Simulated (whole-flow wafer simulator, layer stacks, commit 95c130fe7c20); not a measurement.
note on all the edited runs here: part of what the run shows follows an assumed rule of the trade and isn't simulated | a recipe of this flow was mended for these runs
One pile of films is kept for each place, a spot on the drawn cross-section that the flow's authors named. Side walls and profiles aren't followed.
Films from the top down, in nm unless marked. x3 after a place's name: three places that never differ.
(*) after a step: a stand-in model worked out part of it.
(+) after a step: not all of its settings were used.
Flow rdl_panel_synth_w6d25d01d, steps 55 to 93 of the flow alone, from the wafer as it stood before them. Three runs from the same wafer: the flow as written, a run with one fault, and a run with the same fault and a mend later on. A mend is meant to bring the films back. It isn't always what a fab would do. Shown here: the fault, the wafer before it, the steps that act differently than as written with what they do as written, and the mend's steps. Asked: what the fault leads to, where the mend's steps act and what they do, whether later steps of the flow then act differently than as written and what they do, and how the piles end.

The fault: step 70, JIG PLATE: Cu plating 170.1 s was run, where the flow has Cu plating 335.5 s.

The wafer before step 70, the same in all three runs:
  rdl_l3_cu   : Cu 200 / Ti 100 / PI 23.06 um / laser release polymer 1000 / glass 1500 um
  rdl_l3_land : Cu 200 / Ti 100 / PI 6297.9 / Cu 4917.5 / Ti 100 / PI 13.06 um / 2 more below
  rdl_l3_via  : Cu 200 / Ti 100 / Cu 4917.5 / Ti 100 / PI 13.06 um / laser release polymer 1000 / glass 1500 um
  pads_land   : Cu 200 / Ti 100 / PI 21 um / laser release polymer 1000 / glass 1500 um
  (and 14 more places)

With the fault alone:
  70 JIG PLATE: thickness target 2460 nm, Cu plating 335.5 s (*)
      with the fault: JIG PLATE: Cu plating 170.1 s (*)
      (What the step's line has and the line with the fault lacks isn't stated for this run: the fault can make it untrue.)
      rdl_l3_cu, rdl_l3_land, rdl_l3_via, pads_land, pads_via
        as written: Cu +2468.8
        with the fault: Cu +1251.7
  Later steps of the flow that act differently than as written:
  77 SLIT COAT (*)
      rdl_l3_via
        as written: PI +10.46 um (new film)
        with the fault: PI +9352.6 (new film)
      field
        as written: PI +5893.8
        with the fault: PI +5448
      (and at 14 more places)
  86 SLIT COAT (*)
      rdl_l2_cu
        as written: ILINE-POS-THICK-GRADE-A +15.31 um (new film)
        with the fault: ILINE-POS-THICK-GRADE-A +15.32 um (new film)
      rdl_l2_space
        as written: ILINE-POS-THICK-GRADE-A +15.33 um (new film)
        with the fault: ILINE-POS-THICK-GRADE-A +15.34 um (new film)
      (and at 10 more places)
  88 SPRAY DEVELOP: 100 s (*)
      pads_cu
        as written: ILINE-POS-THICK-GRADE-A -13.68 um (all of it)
        with the fault: ILINE-POS-THICK-GRADE-A -13.62 um (all of it)
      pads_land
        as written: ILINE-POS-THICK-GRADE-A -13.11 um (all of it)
        with the fault: ILINE-POS-THICK-GRADE-A -13.22 um (all of it)
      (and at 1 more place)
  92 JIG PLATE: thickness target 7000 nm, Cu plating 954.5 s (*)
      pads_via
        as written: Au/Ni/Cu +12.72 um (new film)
        with the fault: Au/Ni/Cu +12.88 um (new film)
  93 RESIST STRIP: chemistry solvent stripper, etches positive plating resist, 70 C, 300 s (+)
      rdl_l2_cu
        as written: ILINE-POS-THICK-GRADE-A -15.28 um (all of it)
        with the fault: ILINE-POS-THICK-GRADE-A -15.29 um (all of it)
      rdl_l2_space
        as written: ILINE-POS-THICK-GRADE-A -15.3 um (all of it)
        with the fault: ILINE-POS-THICK-GRADE-A -15.31 um (all of it)
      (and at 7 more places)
  At the end the piles differ from the flow's by more than 2% or 0.5 nm, whichever is larger, at rdl_l1_cu, rdl_l2_cu, rdl_l1_rim and 11 more.
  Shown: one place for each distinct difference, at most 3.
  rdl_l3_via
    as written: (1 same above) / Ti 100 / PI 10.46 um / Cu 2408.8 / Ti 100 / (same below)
    with the fault: (1 same above) / Ti 100 / PI 9352.6 / Cu 1191.7 / Ti 100 / (same below)
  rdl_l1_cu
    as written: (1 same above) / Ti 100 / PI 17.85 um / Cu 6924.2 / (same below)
    with the fault: (1 same above) / Ti 100 / PI 17.4 um / Cu 6924.2 / (same below)
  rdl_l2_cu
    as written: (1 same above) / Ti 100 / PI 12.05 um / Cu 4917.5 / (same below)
    with the fault: (1 same above) / Ti 100 / PI 11.6 um / Cu 4917.5 / (same below)

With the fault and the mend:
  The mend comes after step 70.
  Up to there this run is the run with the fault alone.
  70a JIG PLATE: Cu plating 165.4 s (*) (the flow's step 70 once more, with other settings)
      rdl_l3_cu, rdl_l3_land, rdl_l3_via, pads_land, pads_via
        Cu +1217.1
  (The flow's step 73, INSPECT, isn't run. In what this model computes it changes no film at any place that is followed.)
  No later step of the flow acts differently than as written at any place that is followed.
  At the end the piles are the same as the flow's at every place that both follow.
